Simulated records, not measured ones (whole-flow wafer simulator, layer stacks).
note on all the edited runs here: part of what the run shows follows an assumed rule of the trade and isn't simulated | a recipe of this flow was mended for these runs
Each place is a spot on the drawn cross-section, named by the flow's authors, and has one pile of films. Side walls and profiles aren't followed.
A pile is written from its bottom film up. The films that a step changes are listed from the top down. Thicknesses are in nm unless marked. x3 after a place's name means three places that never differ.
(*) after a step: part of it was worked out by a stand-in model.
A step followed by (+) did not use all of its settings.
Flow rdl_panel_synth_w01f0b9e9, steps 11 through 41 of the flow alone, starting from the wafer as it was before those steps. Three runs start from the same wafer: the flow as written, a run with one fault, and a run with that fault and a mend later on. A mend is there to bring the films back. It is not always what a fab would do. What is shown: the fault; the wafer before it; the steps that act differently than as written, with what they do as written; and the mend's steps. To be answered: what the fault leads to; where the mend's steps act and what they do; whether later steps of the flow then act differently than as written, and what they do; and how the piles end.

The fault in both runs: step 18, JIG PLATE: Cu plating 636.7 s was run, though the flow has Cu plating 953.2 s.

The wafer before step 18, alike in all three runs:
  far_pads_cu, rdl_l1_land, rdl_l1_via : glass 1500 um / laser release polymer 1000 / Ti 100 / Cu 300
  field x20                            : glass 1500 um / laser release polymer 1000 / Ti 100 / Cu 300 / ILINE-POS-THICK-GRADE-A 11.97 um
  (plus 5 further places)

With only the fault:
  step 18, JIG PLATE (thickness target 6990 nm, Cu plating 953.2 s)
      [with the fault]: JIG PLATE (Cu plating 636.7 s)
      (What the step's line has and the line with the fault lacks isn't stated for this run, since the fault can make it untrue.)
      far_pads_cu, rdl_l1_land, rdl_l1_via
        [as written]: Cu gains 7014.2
        [with the fault]: Cu gains 4685.2
  Later steps of the flow acting differently than as written:
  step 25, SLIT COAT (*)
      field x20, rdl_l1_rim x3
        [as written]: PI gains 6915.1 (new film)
        [with the fault]: PI gains 6245.5 (new film)
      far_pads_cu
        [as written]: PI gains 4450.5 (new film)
        [with the fault]: PI gains 4644.8 (new film)
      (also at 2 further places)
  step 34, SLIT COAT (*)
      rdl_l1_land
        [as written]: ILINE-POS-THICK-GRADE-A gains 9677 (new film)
        [with the fault]: ILINE-POS-THICK-GRADE-A gains 10.09 um (new film)
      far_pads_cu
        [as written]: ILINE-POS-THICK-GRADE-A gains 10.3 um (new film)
        [with the fault]: ILINE-POS-THICK-GRADE-A gains 10.69 um (new film)
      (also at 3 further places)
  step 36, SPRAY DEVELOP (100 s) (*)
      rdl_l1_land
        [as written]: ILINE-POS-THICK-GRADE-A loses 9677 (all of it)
        [with the fault]: ILINE-POS-THICK-GRADE-A loses 10.09 um (all of it)
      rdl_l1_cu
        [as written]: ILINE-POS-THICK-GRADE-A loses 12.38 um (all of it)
        [with the fault]: ILINE-POS-THICK-GRADE-A loses 12.2 um (all of it)
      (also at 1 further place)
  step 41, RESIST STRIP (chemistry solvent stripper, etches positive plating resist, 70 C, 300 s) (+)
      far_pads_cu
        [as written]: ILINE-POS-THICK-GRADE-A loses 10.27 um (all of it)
        [with the fault]: ILINE-POS-THICK-GRADE-A loses 10.66 um (all of it)
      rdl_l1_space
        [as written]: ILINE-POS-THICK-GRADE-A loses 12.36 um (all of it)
        [with the fault]: ILINE-POS-THICK-GRADE-A loses 12.18 um (all of it)
  At field x20, far_pads_cu, rdl_l1_cu, rdl_l1_space, rdl_l1_land, rdl_l1_via, rdl_l1_rim x3, the piles at the end differ from the flow's by more than 2% or 0.5 nm, whichever is larger.
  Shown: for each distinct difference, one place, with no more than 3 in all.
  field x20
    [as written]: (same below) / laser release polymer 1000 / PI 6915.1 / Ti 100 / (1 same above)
    [with the fault]: (same below) / laser release polymer 1000 / PI 6245.5 / Ti 100 / (1 same above)
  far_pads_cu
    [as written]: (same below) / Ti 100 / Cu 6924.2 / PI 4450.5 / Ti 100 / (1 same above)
    [with the fault]: (same below) / Ti 100 / Cu 4595.2 / PI 4644.8 / Ti 100 / (1 same above)
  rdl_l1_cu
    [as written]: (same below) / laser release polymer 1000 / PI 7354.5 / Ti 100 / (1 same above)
    [with the fault]: (same below) / laser release polymer 1000 / PI 6538.9 / Ti 100 / (1 same above)

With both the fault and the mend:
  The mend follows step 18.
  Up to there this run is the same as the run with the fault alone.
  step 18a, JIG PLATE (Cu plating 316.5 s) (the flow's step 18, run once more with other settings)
      far_pads_cu, rdl_l1_land, rdl_l1_via
        Cu gains 2329
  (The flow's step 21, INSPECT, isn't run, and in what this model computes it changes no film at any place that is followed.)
  Later steps of the flow that are run all act as written at every place that is followed.
  By the end, the piles equal the flow's at every place that both follow.
